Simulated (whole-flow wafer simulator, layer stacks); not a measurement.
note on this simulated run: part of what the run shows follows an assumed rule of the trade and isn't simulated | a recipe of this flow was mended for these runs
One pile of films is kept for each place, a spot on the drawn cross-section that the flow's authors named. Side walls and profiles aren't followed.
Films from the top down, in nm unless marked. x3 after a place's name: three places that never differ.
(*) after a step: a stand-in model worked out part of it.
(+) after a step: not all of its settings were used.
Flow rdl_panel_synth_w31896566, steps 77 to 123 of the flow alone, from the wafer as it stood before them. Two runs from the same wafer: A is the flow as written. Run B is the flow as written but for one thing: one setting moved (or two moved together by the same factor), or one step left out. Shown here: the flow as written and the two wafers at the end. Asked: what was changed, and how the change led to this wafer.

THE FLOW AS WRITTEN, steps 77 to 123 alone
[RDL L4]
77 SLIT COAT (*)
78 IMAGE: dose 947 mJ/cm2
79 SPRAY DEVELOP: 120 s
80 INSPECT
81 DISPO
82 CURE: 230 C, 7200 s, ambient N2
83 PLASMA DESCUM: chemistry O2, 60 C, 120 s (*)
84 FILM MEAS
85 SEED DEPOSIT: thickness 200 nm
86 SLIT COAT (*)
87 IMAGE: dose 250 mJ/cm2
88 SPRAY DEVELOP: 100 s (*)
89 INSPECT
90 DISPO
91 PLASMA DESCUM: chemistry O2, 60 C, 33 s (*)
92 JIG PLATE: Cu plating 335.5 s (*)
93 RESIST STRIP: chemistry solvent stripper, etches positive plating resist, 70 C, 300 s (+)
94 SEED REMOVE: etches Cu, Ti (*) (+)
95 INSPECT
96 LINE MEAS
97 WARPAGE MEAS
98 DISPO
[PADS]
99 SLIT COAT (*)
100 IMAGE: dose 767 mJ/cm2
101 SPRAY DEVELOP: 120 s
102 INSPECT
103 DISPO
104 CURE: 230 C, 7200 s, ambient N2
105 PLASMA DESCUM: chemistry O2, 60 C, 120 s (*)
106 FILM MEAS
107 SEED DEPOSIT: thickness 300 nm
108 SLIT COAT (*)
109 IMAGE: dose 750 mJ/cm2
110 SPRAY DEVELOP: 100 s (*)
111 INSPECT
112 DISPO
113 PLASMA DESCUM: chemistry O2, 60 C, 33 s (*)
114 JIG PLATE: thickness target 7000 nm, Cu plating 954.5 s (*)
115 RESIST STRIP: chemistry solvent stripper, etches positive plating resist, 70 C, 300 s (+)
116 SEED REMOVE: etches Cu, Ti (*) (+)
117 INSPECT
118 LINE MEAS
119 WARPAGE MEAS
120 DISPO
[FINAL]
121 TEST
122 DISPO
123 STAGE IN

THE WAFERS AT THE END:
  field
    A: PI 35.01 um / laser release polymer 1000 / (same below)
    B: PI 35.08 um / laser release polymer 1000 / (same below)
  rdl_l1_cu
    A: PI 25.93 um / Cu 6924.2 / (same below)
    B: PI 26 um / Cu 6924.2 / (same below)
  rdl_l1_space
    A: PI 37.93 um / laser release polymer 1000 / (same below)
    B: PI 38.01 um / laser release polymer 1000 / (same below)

The cause: step 92, JIG PLATE: Cu plating 362.3 s was run, where the flow has Cu plating 335.5 s.

How the change led to this, step by step:
  92 JIG PLATE: Cu plating 335.5 s (*)
      rdl_l4_cu, rdl_l4_land, rdl_l4_via, pads_land, pads_via: A Cu +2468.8 | B Cu +2666
  99 SLIT COAT (*)
      rdl_l4_space: A PI +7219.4 | B PI +7477.9
      rdl_l4_land: A PI +4480.6 (new film) | B PI +4650.3 (new film)
      (and at 2 more places)
  108 SLIT COAT (*)
      rdl_l3_via: A ILINE-POS-THICK-GRADE-A +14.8 um (new film) | B ILINE-POS-THICK-GRADE-A +14.81 um (new film)
      rdl_l4_cu: A ILINE-POS-THICK-GRADE-A +15.12 um (new film) | B ILINE-POS-THICK-GRADE-A +15.19 um (new film)
      (and at 7 more places)
  110 SPRAY DEVELOP: 100 s (*)
      pads_cu: A ILINE-POS-THICK-GRADE-A -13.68 um (all of it) | B ILINE-POS-THICK-GRADE-A -13.69 um (all of it)
      pads_land: A ILINE-POS-THICK-GRADE-A -13.11 um (all of it) | B ILINE-POS-THICK-GRADE-A -13.1 um (all of it)
      (and at 1 more place)
  114 JIG PLATE: thickness target 7000 nm, Cu plating 954.5 s (*)
      pads_via: A Au/Ni/Cu +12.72 um (new film) | B Au/Ni/Cu +12.69 um (new film)
  115 RESIST STRIP: chemistry solvent stripper, etches positive plating resist, 70 C, 300 s (+)
      rdl_l3_via: A ILINE-POS-THICK-GRADE-A -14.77 um (all of it) | B ILINE-POS-THICK-GRADE-A -14.78 um (all of it)
      rdl_l4_cu: A ILINE-POS-THICK-GRADE-A -15.09 um (all of it) | B ILINE-POS-THICK-GRADE-A -15.16 um (all of it)
      (and at 4 more places)
